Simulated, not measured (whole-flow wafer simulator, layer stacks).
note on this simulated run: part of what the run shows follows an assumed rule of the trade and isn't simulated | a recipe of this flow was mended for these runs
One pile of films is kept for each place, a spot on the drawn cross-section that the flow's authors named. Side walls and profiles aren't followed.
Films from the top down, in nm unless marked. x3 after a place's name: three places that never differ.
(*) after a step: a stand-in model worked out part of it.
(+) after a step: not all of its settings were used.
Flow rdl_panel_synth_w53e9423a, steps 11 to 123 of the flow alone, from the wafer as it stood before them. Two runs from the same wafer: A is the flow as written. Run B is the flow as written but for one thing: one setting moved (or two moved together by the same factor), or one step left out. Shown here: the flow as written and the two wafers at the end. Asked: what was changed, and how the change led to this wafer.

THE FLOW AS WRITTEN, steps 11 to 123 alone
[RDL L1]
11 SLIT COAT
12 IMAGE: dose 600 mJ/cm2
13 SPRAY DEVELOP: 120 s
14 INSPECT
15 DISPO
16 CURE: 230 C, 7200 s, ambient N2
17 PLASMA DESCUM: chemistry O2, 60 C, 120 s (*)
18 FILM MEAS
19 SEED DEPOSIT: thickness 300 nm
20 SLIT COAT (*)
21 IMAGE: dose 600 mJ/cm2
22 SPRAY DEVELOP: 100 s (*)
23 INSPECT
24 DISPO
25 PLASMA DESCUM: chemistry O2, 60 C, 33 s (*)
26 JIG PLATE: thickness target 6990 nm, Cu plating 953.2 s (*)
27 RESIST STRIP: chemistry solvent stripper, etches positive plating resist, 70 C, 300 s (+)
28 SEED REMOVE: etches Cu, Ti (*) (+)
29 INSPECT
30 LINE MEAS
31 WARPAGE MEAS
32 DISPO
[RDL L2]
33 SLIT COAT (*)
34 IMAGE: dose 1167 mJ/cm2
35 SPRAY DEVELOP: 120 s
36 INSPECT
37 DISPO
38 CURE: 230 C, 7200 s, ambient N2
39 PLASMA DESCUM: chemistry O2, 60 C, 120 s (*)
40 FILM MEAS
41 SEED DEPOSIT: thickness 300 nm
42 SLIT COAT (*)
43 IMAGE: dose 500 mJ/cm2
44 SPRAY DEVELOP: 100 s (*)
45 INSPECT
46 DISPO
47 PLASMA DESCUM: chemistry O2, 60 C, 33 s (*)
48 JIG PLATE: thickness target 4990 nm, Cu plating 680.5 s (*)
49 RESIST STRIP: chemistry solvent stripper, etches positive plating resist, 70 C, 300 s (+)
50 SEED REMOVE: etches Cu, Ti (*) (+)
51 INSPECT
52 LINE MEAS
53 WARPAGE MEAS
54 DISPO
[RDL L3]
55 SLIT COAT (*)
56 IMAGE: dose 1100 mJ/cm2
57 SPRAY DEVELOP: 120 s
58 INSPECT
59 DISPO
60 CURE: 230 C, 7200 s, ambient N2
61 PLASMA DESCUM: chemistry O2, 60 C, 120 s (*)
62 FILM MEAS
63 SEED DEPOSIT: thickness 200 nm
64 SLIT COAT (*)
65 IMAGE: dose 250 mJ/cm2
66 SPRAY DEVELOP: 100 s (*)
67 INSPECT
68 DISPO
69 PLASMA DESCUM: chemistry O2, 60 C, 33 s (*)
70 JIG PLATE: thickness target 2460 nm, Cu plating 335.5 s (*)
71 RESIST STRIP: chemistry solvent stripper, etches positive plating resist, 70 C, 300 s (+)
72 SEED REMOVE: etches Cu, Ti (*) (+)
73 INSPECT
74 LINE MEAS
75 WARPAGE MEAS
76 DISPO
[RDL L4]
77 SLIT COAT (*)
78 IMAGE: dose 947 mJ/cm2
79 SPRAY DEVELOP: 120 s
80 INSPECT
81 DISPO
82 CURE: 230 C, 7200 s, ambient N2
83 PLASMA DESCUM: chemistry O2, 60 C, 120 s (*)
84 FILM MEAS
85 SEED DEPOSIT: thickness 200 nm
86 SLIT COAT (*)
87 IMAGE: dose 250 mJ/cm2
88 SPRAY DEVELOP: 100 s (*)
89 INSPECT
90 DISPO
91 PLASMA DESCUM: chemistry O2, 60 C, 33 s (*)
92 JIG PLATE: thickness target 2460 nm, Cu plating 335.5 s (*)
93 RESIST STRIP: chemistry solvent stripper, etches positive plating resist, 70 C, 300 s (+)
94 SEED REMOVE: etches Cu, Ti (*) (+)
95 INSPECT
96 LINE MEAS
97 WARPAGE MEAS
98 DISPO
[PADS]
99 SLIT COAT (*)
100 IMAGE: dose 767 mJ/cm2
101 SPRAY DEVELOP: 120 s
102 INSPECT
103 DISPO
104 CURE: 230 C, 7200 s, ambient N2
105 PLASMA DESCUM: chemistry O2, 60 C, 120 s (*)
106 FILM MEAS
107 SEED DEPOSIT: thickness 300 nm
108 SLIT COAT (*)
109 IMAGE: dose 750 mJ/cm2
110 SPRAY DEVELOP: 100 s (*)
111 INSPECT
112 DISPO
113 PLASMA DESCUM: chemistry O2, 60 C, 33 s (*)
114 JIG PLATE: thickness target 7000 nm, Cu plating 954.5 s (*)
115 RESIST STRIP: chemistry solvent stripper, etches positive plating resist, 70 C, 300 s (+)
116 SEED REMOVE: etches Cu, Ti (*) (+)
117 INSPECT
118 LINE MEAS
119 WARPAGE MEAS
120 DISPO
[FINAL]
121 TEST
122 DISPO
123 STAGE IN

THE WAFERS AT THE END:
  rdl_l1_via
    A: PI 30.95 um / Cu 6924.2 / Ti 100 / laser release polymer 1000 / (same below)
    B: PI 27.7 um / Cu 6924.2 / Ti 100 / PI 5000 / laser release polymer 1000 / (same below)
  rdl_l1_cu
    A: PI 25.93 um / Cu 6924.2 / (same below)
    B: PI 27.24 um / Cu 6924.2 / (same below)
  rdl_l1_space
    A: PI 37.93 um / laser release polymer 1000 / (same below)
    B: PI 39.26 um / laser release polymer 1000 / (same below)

The cause: step 13, SPRAY DEVELOP: 120 s, was left out.

How the change led to this, step by step:
  20 SLIT COAT (*)
      rdl_l1_cu: A ILINE-POS-THICK-GRADE-A +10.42 um (new film) | B ILINE-POS-THICK-GRADE-A +12 um (new film)
      rdl_l1_space: A ILINE-POS-THICK-GRADE-A +10.94 um (new film) | B ILINE-POS-THICK-GRADE-A +12 um (new film)
      (and at 1 more place)
  22 SPRAY DEVELOP: 100 s (*)
      rdl_l1_cu: A ILINE-POS-THICK-GRADE-A -10.42 um (all of it) | B ILINE-POS-THICK-GRADE-A -12 um (all of it)
      rdl_l1_via: A ILINE-POS-THICK-GRADE-A -13.83 um (all of it) | B ILINE-POS-THICK-GRADE-A -12 um (all of it)
  27 RESIST STRIP: chemistry solvent stripper, etches positive plating resist, 70 C, 300 s (+)
      rdl_l1_space: A ILINE-POS-THICK-GRADE-A -10.91 um (all of it) | B ILINE-POS-THICK-GRADE-A -11.97 um (all of it)
  33 SLIT COAT (*)
      rdl_l1_cu: A PI +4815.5 (new film) | B PI +5406.8 (new film)
      rdl_l1_space: A PI +10.38 um | B PI +10.99 um
      (and at 1 more place)
  42 SLIT COAT (*)
      rdl_l1_via: A ILINE-POS-THICK-GRADE-A +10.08 um (new film) | B ILINE-POS-THICK-GRADE-A +9151.1 (new film)
      rdl_l1_cu: A ILINE-POS-THICK-GRADE-A +9269.6 (new film) | B ILINE-POS-THICK-GRADE-A +9750.6 (new film)
      (and at 1 more place)
  49 RESIST STRIP: chemistry solvent stripper, etches positive plating resist, 70 C, 300 s (+)
      rdl_l1_via: A ILINE-POS-THICK-GRADE-A -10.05 um (all of it) | B ILINE-POS-THICK-GRADE-A -9121.4 (all of it)
      rdl_l1_cu: A ILINE-POS-THICK-GRADE-A -9239.9 (all of it) | B ILINE-POS-THICK-GRADE-A -9720.9 (all of it)
      (and at 1 more place)
  55 SLIT COAT (*)
      rdl_l1_cu: A PI +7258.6 | B PI +7654.9
      rdl_l1_space: A PI +8409.5 | B PI +8803.7
      (and at 1 more place)
  64 SLIT COAT (*)
      rdl_l1_cu: A ILINE-POS-THICK-GRADE-A +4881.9 (new film) | B ILINE-POS-THICK-GRADE-A +5125.2 (new film)
      rdl_l1_space: A ILINE-POS-THICK-GRADE-A +5109.9 (new film) | B ILINE-POS-THICK-GRADE-A +5345.3 (new film)
      (and at 1 more place)
  71 RESIST STRIP: chemistry solvent stripper, etches positive plating resist, 70 C, 300 s (+)
      rdl_l1_cu: A ILINE-POS-THICK-GRADE-A -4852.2 (all of it) | B ILINE-POS-THICK-GRADE-A -5095.5 (all of it)
      rdl_l1_space: A ILINE-POS-THICK-GRADE-A -5080.2 (all of it) | B ILINE-POS-THICK-GRADE-A -5315.6 (all of it)
      (and at 1 more place)
  77 SLIT COAT (*)
      rdl_l1_cu: A PI +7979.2 | B PI +8197.8
      rdl_l1_space: A PI +8225.4 | B PI +8435.5
      (and at 1 more place)
  86 SLIT COAT (*)
      rdl_l1_cu: A ILINE-POS-THICK-GRADE-A +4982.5 (new film) | B ILINE-POS-THICK-GRADE-A +5114.4 (new film)
      rdl_l1_space: A ILINE-POS-THICK-GRADE-A +5029.9 (new film) | B ILINE-POS-THICK-GRADE-A +5155.1 (new film)
      (and at 1 more place)
  93 RESIST STRIP: chemistry solvent stripper, etches positive plating resist, 70 C, 300 s (+)
      rdl_l1_cu: A ILINE-POS-THICK-GRADE-A -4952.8 (all of it) | B ILINE-POS-THICK-GRADE-A -5084.7 (all of it)
      rdl_l1_space: A ILINE-POS-THICK-GRADE-A -5000.2 (all of it) | B ILINE-POS-THICK-GRADE-A -5125.4 (all of it)
      (and at 1 more place)
  99 SLIT COAT (*)
      rdl_l1_via: A PI +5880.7 | B PI +5668.6
  108 SLIT COAT (*)
      rdl_l1_cu: A ILINE-POS-THICK-GRADE-A +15 um (new film) | B ILINE-POS-THICK-GRADE-A +15.09 um (new film)
      rdl_l1_space: A ILINE-POS-THICK-GRADE-A +15.01 um (new film) | B ILINE-POS-THICK-GRADE-A +15.1 um (new film)
      (and at 1 more place)
  115 RESIST STRIP: chemistry solvent stripper, etches positive plating resist, 70 C, 300 s (+)
      rdl_l1_cu: A ILINE-POS-THICK-GRADE-A -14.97 um (all of it) | B ILINE-POS-THICK-GRADE-A -15.06 um (all of it)
      rdl_l1_space: A ILINE-POS-THICK-GRADE-A -14.98 um (all of it) | B ILINE-POS-THICK-GRADE-A -15.07 um (all of it)
      (and at 1 more place)
